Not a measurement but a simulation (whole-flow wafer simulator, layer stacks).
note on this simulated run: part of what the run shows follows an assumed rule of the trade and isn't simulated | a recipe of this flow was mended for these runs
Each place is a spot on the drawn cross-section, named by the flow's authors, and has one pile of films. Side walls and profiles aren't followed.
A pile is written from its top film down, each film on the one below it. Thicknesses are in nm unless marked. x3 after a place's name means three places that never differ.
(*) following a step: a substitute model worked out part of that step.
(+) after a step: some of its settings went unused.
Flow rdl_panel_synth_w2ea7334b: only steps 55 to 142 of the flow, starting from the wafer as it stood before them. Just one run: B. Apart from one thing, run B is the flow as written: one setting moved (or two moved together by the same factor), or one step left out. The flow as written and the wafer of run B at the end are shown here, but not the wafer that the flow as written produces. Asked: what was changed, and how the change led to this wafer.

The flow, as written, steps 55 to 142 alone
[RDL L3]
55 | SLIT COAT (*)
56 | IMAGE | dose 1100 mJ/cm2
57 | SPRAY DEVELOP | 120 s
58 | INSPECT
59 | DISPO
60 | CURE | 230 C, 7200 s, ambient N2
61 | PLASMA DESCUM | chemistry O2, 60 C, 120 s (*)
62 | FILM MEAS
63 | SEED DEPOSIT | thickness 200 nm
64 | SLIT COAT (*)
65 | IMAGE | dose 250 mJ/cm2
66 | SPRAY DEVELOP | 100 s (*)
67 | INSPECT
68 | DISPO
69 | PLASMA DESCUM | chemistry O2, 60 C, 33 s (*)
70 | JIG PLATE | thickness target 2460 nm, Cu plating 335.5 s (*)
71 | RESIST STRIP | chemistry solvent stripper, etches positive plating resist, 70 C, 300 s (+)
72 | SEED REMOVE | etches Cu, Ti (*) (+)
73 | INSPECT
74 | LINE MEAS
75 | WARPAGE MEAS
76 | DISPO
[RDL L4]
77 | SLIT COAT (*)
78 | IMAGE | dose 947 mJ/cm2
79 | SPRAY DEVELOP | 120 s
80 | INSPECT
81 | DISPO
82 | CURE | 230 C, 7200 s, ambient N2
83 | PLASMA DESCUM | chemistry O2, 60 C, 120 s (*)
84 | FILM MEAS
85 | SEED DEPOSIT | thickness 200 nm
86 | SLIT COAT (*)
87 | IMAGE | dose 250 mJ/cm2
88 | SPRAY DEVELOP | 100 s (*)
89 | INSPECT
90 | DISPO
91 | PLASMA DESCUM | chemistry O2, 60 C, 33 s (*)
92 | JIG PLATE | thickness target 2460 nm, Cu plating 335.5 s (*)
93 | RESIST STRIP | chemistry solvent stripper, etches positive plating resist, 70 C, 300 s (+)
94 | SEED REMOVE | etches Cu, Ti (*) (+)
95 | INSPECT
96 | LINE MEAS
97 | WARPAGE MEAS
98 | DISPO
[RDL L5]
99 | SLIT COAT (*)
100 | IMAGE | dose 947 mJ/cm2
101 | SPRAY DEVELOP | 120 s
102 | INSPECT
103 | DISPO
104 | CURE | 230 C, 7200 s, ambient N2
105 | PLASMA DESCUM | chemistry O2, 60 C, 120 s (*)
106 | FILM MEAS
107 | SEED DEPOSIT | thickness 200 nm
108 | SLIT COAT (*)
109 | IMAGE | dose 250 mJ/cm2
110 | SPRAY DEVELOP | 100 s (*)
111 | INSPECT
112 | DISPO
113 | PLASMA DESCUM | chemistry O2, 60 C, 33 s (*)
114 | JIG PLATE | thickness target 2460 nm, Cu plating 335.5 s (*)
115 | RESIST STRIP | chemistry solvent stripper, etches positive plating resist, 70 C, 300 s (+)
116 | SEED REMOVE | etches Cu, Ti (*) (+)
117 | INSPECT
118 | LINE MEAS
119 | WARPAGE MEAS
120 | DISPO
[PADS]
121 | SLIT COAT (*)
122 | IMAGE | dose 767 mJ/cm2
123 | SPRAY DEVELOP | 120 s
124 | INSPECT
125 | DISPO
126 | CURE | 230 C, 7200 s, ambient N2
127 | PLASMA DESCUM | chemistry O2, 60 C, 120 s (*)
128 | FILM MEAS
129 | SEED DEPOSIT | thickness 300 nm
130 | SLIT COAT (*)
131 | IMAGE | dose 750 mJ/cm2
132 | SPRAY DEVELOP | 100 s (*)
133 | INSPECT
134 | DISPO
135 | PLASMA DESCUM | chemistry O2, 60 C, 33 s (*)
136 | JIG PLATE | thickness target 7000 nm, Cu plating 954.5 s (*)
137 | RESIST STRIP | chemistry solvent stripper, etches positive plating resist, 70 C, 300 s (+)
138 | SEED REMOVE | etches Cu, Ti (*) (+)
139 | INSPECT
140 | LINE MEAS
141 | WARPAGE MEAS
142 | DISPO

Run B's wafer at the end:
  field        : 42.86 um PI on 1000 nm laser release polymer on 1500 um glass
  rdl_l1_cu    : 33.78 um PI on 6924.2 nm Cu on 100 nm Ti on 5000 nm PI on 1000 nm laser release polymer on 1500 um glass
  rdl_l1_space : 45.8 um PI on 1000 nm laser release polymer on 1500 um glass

Cause: step 70, JIG PLATE: Cu plating 285.2 s was run, though the flow has Cu plating 335.5 s.

How this came from the change, step by step:
  70 | JIG PLATE | thickness target 2460 nm, Cu plating 335.5 s (*)
      rdl_l3_cu, rdl_l3_land, rdl_l3_via, rdl_l4_land, rdl_l4_via: +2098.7 Cu (in the flow as written it would be: +2468.8 Cu)
  77 | SLIT COAT (*)
      field, rdl_l5_cu, rdl_l5_space and 6 more: +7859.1 PI (in the flow as written it would be: +8112.6 PI)
      rdl_l1_cu: +7727 PI (in the flow as written it would be: +7979.2 PI)
      (also at 13 further places)
  86 | SLIT COAT (*)
      rdl_l3_land: +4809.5 ILINE-POS-THICK-GRADE-A (new film) (in the flow as written it would be: +4693.2 ILINE-POS-THICK-GRADE-A (new film))
      rdl_l3_via: +4774.2 ILINE-POS-THICK-GRADE-A (new film) (in the flow as written it would be: +4627.8 ILINE-POS-THICK-GRADE-A (new film))
  93 | RESIST STRIP | chemistry solvent stripper, etches positive plating resist, 70 C, 300 s (+)
      rdl_l3_land: -4779.8 ILINE-POS-THICK-GRADE-A (all of it) (in the flow as written it would be: -4663.5 ILINE-POS-THICK-GRADE-A (all of it))
      rdl_l3_via: -4744.5 ILINE-POS-THICK-GRADE-A (all of it) (in the flow as written it would be: -4598.1 ILINE-POS-THICK-GRADE-A (all of it))
  99 | SLIT COAT (*)
      rdl_l3_via: +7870 PI (in the flow as written it would be: +7710.9 PI)
      rdl_l4_via: +12.46 um PI (new film) (in the flow as written it would be: +12.41 um PI (new film))
  130 | SLIT COAT (*)
      rdl_l2_cu, rdl_l2_space: +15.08 um ILINE-POS-THICK-GRADE-A (new film) (in the flow as written it would be: +15.07 um ILINE-POS-THICK-GRADE-A (new film))
      rdl_l2_rim: +14.98 um ILINE-POS-THICK-GRADE-A (new film) (in the flow as written it would be: +14.97 um ILINE-POS-THICK-GRADE-A (new film))
      (also at 3 further places)
  137 | RESIST STRIP | chemistry solvent stripper, etches positive plating resist, 70 C, 300 s (+)
      rdl_l2_rim: -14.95 um ILINE-POS-THICK-GRADE-A (all of it) (in the flow as written it would be: -14.94 um ILINE-POS-THICK-GRADE-A (all of it))
      rdl_l3_land: -14.94 um ILINE-POS-THICK-GRADE-A (all of it) (in the flow as written it would be: -14.92 um ILINE-POS-THICK-GRADE-A (all of it))
      (also at 2 further places)
